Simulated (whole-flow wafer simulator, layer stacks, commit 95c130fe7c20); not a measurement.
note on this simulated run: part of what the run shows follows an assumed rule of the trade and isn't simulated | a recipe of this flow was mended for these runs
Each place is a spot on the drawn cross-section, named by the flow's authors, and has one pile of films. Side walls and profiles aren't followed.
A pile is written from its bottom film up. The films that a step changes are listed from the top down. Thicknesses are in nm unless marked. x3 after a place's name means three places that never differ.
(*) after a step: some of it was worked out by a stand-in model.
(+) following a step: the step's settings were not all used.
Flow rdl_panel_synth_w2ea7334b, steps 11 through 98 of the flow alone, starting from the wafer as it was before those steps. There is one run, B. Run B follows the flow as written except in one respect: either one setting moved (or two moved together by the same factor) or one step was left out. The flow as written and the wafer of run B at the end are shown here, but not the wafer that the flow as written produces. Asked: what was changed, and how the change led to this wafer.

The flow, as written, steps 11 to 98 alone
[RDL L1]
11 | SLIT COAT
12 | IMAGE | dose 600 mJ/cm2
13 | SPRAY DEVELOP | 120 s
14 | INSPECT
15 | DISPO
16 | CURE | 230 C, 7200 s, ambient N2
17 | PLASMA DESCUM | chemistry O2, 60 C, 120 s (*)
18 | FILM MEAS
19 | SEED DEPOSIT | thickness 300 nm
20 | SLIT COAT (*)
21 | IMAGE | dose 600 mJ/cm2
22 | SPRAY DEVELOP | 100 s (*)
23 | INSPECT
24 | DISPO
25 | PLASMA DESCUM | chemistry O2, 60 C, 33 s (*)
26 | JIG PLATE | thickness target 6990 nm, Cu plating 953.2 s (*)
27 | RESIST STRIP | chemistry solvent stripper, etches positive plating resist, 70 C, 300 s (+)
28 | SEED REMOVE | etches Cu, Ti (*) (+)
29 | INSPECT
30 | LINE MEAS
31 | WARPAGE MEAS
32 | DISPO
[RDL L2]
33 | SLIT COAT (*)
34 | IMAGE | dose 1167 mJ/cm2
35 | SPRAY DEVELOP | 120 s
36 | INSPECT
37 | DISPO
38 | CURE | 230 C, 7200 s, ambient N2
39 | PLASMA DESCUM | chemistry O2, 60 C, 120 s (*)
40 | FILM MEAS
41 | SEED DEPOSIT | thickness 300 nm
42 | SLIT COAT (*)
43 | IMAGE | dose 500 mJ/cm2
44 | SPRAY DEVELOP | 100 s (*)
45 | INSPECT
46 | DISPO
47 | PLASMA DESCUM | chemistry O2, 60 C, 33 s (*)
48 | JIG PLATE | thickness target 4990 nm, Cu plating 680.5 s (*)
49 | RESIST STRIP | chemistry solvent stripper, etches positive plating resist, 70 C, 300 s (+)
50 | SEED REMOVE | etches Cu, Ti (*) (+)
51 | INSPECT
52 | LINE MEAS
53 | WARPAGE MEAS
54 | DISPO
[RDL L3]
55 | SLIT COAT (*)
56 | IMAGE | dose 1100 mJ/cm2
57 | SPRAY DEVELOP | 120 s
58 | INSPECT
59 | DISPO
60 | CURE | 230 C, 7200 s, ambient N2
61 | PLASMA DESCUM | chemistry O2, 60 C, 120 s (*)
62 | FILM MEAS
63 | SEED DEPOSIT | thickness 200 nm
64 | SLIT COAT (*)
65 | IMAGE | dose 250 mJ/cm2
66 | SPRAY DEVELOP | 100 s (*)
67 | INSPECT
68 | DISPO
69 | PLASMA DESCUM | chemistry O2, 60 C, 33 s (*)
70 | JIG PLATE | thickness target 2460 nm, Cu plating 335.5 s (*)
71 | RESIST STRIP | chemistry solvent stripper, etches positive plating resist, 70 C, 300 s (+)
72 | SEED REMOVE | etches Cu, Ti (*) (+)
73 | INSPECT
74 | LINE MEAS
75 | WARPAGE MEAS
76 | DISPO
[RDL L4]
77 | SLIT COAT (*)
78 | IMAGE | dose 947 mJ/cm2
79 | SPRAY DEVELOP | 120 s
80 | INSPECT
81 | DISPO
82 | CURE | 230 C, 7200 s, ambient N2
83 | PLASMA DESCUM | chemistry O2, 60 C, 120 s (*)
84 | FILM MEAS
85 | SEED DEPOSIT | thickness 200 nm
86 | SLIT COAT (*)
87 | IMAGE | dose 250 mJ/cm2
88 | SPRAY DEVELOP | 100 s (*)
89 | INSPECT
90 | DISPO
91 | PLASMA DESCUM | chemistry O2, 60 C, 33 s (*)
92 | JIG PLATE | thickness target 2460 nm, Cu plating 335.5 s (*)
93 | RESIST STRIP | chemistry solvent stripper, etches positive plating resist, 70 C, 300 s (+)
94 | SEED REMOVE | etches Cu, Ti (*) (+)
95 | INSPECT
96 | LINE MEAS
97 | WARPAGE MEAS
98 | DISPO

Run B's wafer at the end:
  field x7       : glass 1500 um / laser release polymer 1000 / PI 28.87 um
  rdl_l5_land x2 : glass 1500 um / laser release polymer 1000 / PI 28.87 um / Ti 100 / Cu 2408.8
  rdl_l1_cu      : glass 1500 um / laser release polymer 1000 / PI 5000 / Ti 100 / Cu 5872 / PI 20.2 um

Cause: step 26, JIG PLATE: Cu plating 810.2 s was run, though the flow has Cu plating 953.2 s.

How this came from the change, step by step:
  26 | JIG PLATE | thickness target 6990 nm, Cu plating 953.2 s (*)
      rdl_l1_cu, rdl_l1_via, rdl_l1_rim, rdl_l2_land, rdl_l2_via: Cu gains 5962 (in the flow as written it would be: Cu gains 7014.2)
  33 | SLIT COAT (*)
      rdl_l1_space: PI gains 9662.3 (in the flow as written it would be: PI gains 10.38 um)
      field x7, rdl_l3_cu, rdl_l3_space and 9 more: PI gains 7818.9 (in the flow as written it would be: PI gains 8062.5)
      (as well as at 4 more places)
  42 | SLIT COAT (*)
      rdl_l2_cu, rdl_l2_space: ILINE-POS-THICK-GRADE-A gains 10 um (new film) (in the flow as written it would be: ILINE-POS-THICK-GRADE-A gains 10.13 um (new film))
      rdl_l1_space: ILINE-POS-THICK-GRADE-A gains 10.38 um (new film) (in the flow as written it would be: ILINE-POS-THICK-GRADE-A gains 10.52 um (new film))
      (as well as at 2 more places)
  44 | SPRAY DEVELOP | 100 s (*)
      rdl_l2_cu: ILINE-POS-THICK-GRADE-A loses 10 um (all of it) (in the flow as written it would be: ILINE-POS-THICK-GRADE-A loses 10.13 um (all of it))
      rdl_l2_via: ILINE-POS-THICK-GRADE-A loses 12.67 um (all of it) (in the flow as written it would be: ILINE-POS-THICK-GRADE-A loses 12.5 um (all of it))
  49 | RESIST STRIP | chemistry solvent stripper, etches positive plating resist, 70 C, 300 s (+)
      rdl_l2_space: ILINE-POS-THICK-GRADE-A loses 9972.2 (all of it) (in the flow as written it would be: ILINE-POS-THICK-GRADE-A loses 10.1 um (all of it))
      rdl_l1_space: ILINE-POS-THICK-GRADE-A loses 10.35 um (all of it) (in the flow as written it would be: ILINE-POS-THICK-GRADE-A loses 10.49 um (all of it))
      (as well as at 1 more place)
  55 | SLIT COAT (*)
      rdl_l2_space: PI gains 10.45 um (in the flow as written it would be: PI gains 10.58 um)
      rdl_l2_land: PI gains 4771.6 (new film) (in the flow as written it would be: PI gains 4645.3 (new film))
      (as well as at 1 more place)
